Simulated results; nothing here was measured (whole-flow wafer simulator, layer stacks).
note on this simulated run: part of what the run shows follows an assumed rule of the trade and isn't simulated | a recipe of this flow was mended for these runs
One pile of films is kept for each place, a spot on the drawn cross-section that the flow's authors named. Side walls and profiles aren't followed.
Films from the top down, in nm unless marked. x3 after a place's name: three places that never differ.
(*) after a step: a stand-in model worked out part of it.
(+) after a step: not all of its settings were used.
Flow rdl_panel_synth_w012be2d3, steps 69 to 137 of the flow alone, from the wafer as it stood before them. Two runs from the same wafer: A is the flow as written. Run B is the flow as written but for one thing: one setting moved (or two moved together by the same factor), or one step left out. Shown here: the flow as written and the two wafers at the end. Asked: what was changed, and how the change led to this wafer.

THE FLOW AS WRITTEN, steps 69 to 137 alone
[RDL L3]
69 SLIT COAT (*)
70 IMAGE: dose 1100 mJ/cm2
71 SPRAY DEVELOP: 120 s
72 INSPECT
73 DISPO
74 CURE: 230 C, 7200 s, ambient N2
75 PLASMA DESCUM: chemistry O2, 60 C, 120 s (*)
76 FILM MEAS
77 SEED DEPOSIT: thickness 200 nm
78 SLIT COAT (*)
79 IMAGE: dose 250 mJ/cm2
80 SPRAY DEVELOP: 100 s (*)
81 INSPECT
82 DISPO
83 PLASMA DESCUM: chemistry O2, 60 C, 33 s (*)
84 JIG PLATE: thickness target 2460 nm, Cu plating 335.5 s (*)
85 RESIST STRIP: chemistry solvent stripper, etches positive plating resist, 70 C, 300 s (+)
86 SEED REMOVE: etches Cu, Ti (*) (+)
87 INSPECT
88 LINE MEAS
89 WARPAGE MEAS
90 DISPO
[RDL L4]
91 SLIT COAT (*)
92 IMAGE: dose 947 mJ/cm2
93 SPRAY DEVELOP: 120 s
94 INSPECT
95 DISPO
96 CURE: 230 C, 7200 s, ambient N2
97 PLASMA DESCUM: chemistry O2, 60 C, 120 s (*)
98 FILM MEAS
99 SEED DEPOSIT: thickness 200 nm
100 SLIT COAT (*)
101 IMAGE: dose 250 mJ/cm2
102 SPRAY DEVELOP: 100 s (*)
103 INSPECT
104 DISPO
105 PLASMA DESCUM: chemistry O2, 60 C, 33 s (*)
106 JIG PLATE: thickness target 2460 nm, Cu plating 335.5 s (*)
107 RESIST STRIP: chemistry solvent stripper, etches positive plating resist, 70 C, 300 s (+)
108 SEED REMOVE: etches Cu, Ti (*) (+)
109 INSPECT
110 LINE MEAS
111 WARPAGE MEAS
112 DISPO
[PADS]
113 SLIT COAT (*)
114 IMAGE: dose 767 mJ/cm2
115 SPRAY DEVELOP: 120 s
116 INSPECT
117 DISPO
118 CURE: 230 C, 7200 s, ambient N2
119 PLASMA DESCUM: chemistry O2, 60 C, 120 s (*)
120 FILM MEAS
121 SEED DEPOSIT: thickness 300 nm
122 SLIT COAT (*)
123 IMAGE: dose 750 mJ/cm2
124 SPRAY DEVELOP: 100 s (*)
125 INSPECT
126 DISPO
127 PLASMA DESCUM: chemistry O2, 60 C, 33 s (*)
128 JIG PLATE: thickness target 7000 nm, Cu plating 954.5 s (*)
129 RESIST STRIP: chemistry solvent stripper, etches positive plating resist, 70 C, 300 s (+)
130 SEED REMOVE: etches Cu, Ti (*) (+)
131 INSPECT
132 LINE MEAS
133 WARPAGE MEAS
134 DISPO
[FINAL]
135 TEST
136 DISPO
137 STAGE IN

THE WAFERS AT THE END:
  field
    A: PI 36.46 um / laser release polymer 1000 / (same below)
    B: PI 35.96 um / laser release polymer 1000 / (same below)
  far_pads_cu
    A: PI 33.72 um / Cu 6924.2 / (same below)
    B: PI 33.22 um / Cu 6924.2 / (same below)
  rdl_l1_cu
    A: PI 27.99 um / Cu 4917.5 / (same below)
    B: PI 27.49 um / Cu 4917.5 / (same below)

The cause: step 84, JIG PLATE: Cu plating 234.8 s was run, where the flow has Cu plating 335.5 s.

How the change led to this, step by step:
  84 JIG PLATE: thickness target 2460 nm, Cu plating 335.5 s (*)
      rdl_l3_cu, rdl_l3_land, rdl_l3_via, rdl_l4_land, rdl_l4_via: A Cu +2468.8 | B Cu +1727.8
  91 SLIT COAT (*)
      field, pads_cu, pads_space, pads_land, pads_via: A PI +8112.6 | B PI +7610.3
      far_pads_cu: A PI +7829.7 | B PI +7332.6
      (and at 15 more places)
  100 SLIT COAT (*)
      rdl_l3_land: A ILINE-POS-THICK-GRADE-A +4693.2 (new film) | B ILINE-POS-THICK-GRADE-A +4904 (new film)
      rdl_l3_via: A ILINE-POS-THICK-GRADE-A +4627.8 (new film) | B ILINE-POS-THICK-GRADE-A +4910.2 (new film)
      (and at 1 more place)
  102 SPRAY DEVELOP: 100 s (*)
      rdl_l4_land: A ILINE-POS-THICK-GRADE-A -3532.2 (all of it) | B ILINE-POS-THICK-GRADE-A -3606.1 (all of it)
  107 RESIST STRIP: chemistry solvent stripper, etches positive plating resist, 70 C, 300 s (+)
      rdl_l3_land: A ILINE-POS-THICK-GRADE-A -4663.5 (all of it) | B ILINE-POS-THICK-GRADE-A -4874.3 (all of it)
      rdl_l3_via: A ILINE-POS-THICK-GRADE-A -4598.1 (all of it) | B ILINE-POS-THICK-GRADE-A -4880.5 (all of it)
  113 SLIT COAT (*)
      rdl_l3_land: A PI +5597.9 | B PI +5801.3
      rdl_l3_via: A PI +5534.5 | B PI +5808.9
      (and at 1 more place)
  122 SLIT COAT (*)
      rdl_l2_cu, rdl_l2_space: A ILINE-POS-THICK-GRADE-A +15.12 um (new film) | B ILINE-POS-THICK-GRADE-A +15.13 um (new film)
      rdl_l1_land: A ILINE-POS-THICK-GRADE-A +14.83 um (new film) | B ILINE-POS-THICK-GRADE-A +14.82 um (new film)
      (and at 10 more places)
  129 RESIST STRIP: chemistry solvent stripper, etches positive plating resist, 70 C, 300 s (+)
      rdl_l2_cu, rdl_l2_space: A ILINE-POS-THICK-GRADE-A -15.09 um (all of it) | B ILINE-POS-THICK-GRADE-A -15.1 um (all of it)
      rdl_l1_land: A ILINE-POS-THICK-GRADE-A -14.8 um (all of it) | B ILINE-POS-THICK-GRADE-A -14.79 um (all of it)
      (and at 10 more places)
